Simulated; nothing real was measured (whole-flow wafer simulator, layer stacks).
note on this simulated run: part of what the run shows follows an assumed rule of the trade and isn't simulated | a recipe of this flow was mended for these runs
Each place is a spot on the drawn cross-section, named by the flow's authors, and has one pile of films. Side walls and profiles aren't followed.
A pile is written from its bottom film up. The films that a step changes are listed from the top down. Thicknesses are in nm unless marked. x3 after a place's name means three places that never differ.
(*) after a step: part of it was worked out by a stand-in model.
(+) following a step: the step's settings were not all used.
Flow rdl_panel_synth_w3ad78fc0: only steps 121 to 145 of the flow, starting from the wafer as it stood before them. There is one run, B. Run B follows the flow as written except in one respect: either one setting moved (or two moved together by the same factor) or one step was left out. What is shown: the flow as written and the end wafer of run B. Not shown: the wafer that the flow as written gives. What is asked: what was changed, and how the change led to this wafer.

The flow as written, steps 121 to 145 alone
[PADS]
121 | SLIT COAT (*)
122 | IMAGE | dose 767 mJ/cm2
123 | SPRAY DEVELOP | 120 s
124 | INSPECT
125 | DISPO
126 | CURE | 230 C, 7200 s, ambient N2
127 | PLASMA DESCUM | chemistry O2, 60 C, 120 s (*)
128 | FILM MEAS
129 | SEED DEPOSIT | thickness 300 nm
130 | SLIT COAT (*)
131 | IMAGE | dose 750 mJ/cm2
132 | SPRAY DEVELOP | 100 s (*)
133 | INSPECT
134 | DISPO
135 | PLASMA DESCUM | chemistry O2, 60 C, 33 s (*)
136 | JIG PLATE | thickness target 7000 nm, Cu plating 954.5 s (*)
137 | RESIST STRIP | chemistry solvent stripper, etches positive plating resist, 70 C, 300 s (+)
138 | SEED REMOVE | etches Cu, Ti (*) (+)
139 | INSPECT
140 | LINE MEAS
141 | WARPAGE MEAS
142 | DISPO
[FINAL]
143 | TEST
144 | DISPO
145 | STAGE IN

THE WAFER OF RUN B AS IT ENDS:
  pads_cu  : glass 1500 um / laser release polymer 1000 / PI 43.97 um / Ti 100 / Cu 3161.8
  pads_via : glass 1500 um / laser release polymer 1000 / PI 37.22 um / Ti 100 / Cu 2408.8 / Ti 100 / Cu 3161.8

Cause: step 136, JIG PLATE: Cu plating 441.9 s was run, though the flow has Cu plating 954.5 s.

The path from the change to this, step by step:
  136 | JIG PLATE | thickness target 7000 nm, Cu plating 954.5 s (*)
      pads_cu, pads_land: Cu gains 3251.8 (in the flow as written it would be: Cu gains 7023.8)
      pads_via: Cu gains 3251.8 (in the flow as written it would be: Cu gains 8307.4)
